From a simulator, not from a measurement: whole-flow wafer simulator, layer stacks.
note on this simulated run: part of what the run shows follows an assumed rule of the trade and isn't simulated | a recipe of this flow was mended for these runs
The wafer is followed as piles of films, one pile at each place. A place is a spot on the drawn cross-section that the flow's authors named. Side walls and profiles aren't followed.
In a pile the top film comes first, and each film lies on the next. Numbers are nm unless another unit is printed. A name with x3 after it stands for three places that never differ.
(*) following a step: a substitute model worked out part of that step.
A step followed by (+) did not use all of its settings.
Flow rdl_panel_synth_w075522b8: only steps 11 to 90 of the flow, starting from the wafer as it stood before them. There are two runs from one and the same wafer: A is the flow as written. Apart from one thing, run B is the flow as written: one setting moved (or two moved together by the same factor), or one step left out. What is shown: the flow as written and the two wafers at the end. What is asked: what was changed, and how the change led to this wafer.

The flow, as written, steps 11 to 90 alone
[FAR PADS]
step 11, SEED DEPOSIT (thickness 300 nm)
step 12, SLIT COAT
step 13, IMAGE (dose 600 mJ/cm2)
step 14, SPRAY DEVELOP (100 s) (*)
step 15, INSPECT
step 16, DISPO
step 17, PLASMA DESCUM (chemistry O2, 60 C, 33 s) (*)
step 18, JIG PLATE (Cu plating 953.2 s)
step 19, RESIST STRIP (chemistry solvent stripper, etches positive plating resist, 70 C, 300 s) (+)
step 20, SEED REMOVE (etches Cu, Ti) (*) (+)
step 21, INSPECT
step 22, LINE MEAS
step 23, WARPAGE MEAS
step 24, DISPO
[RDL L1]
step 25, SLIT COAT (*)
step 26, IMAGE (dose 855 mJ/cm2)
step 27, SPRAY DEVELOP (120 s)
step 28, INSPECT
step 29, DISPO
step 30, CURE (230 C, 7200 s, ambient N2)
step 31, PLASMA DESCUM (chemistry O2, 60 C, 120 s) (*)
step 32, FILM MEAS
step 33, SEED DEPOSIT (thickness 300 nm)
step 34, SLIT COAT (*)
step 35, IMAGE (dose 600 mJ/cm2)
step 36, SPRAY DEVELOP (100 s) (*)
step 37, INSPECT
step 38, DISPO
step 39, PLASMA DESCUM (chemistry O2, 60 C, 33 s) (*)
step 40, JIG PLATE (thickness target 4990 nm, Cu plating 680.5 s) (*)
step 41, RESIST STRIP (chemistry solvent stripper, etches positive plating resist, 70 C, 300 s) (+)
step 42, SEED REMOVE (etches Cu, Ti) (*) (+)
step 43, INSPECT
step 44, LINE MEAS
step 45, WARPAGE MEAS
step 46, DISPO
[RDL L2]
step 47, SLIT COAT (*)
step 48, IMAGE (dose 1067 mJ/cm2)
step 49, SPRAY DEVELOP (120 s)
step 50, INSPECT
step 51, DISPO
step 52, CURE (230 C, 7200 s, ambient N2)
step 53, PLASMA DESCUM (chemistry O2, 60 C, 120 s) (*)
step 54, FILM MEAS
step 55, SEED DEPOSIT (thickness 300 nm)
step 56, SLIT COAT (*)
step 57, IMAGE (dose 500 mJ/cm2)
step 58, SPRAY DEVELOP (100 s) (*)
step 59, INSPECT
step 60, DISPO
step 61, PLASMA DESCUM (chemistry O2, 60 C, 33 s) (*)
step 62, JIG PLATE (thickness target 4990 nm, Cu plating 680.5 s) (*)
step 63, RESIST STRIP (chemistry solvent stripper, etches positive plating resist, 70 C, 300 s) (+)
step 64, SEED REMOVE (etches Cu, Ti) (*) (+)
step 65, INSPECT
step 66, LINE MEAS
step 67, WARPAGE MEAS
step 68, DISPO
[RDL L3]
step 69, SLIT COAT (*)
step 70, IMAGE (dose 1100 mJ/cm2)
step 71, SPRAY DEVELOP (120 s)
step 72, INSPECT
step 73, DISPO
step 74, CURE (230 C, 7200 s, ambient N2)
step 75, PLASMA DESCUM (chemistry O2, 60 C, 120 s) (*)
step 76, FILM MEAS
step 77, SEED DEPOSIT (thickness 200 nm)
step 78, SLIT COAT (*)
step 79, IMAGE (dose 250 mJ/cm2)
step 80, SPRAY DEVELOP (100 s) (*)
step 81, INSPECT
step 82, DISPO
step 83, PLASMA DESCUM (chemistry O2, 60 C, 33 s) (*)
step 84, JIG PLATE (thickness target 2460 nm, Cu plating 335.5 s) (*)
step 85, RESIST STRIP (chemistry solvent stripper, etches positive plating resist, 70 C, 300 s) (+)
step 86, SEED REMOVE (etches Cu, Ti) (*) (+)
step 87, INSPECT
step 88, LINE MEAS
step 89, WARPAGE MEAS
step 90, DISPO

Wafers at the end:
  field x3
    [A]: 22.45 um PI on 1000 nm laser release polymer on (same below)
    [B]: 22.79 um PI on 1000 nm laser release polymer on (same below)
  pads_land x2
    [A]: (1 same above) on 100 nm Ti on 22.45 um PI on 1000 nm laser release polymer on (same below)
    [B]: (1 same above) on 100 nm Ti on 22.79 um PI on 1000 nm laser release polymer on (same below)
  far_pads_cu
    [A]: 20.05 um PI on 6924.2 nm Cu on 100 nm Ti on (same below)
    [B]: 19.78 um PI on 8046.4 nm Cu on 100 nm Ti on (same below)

Cause: step 18, JIG PLATE: Cu plating 1106 s was run, though the flow has Cu plating 953.2 s.

Step by step, how the change led to this:
  step 18, JIG PLATE (Cu plating 953.2 s)
      far_pads_cu, rdl_l1_land, rdl_l1_via: A Cu gains 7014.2 | B Cu gains 8136.4
  step 25, SLIT COAT (*)
      field x3, rdl_l2_cu, rdl_l2_space and 10 more: A PI gains 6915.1 (new film) | B PI gains 7249.6 (new film)
      far_pads_cu: A PI gains 4450.5 (new film) | B PI gains 4353 (new film)
      (also at 2 further places)
  step 34, SLIT COAT (*)
      far_pads_cu: A ILINE-POS-THICK-GRADE-A gains 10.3 um (new film) | B ILINE-POS-THICK-GRADE-A gains 10.12 um (new film)
      rdl_l1_cu: A ILINE-POS-THICK-GRADE-A gains 12.38 um (new film) | B ILINE-POS-THICK-GRADE-A gains 12.47 um (new film)
      (also at 3 further places)
  step 36, SPRAY DEVELOP (100 s) (*)
      rdl_l1_cu: A ILINE-POS-THICK-GRADE-A loses 12.38 um (all of it) | B ILINE-POS-THICK-GRADE-A loses 12.47 um (all of it)
      rdl_l1_land: A ILINE-POS-THICK-GRADE-A loses 9677 (all of it) | B ILINE-POS-THICK-GRADE-A loses 9481.8 (all of it)
      (also at 1 further place)
  step 41, RESIST STRIP (chemistry solvent stripper, etches positive plating resist, 70 C, 300 s) (+)
      far_pads_cu: A ILINE-POS-THICK-GRADE-A loses 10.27 um (all of it) | B ILINE-POS-THICK-GRADE-A loses 10.09 um (all of it)
      rdl_l1_space: A ILINE-POS-THICK-GRADE-A loses 12.36 um (all of it) | B ILINE-POS-THICK-GRADE-A loses 12.45 um (all of it)
  step 47, SLIT COAT (*)
      rdl_l1_space: A PI gains 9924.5 | B PI gains 10.11 um
      rdl_l1_cu: A PI gains 5962.6 (new film) | B PI gains 6120.1 (new film)
      (also at 1 further place)
  step 56, SLIT COAT (*)
      rdl_l1_cu: A ILINE-POS-THICK-GRADE-A gains 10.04 um (new film) | B ILINE-POS-THICK-GRADE-A gains 10.16 um (new film)
      rdl_l1_space: A ILINE-POS-THICK-GRADE-A gains 11.02 um (new film) | B ILINE-POS-THICK-GRADE-A gains 11.13 um (new film)
  step 63, RESIST STRIP (chemistry solvent stripper, etches positive plating resist, 70 C, 300 s) (+)
      rdl_l1_cu: A ILINE-POS-THICK-GRADE-A loses 10.01 um (all of it) | B ILINE-POS-THICK-GRADE-A loses 10.13 um (all of it)
      rdl_l1_space: A ILINE-POS-THICK-GRADE-A loses 10.99 um (all of it) | B ILINE-POS-THICK-GRADE-A loses 11.1 um (all of it)
